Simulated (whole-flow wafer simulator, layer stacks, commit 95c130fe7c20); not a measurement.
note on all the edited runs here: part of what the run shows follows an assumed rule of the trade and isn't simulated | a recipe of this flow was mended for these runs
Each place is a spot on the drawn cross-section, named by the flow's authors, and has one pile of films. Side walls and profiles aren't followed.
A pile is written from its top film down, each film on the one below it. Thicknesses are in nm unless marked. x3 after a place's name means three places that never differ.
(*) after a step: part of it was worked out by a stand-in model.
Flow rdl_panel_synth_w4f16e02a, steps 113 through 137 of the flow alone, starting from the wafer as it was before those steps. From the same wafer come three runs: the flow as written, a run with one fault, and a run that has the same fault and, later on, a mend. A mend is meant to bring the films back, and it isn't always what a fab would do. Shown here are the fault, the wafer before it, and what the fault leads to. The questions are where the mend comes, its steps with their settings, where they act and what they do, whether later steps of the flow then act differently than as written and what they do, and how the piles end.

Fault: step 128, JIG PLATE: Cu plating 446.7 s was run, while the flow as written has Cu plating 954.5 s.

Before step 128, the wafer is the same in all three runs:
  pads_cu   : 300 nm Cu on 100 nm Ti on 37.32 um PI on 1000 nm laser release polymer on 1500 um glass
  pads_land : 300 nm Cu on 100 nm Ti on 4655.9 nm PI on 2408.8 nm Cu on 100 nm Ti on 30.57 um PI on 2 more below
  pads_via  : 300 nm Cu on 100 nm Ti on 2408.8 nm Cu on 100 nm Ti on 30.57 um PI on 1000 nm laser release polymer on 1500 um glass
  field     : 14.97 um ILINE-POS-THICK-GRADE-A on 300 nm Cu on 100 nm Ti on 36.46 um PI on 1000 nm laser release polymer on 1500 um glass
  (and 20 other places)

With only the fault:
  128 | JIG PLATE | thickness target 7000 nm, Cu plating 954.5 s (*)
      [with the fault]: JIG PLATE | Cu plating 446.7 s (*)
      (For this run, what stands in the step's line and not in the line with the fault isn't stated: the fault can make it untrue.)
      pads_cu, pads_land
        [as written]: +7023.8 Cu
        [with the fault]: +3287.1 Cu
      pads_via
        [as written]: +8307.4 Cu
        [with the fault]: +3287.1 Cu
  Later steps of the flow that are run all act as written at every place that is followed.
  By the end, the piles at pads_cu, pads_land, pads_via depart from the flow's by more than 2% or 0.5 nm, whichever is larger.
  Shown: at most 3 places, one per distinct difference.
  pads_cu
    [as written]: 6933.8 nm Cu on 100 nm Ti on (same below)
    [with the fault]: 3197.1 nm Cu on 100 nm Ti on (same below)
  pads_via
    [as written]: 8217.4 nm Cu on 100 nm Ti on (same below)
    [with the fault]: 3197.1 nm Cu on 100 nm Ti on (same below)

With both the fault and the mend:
  After step 128 comes the mend.
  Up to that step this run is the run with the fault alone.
  128a | JIG PLATE | Cu plating 507.8 s (*) (the flow's step 128, run once more with other settings)
      pads_cu, pads_land
        +3736.7 Cu
      pads_via
        +5020.3 Cu
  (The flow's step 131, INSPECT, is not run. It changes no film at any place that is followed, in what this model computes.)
  Later steps of the flow that are run all act as written at every place that is followed.
  At every place that both follow, the piles at the end match the flow's.
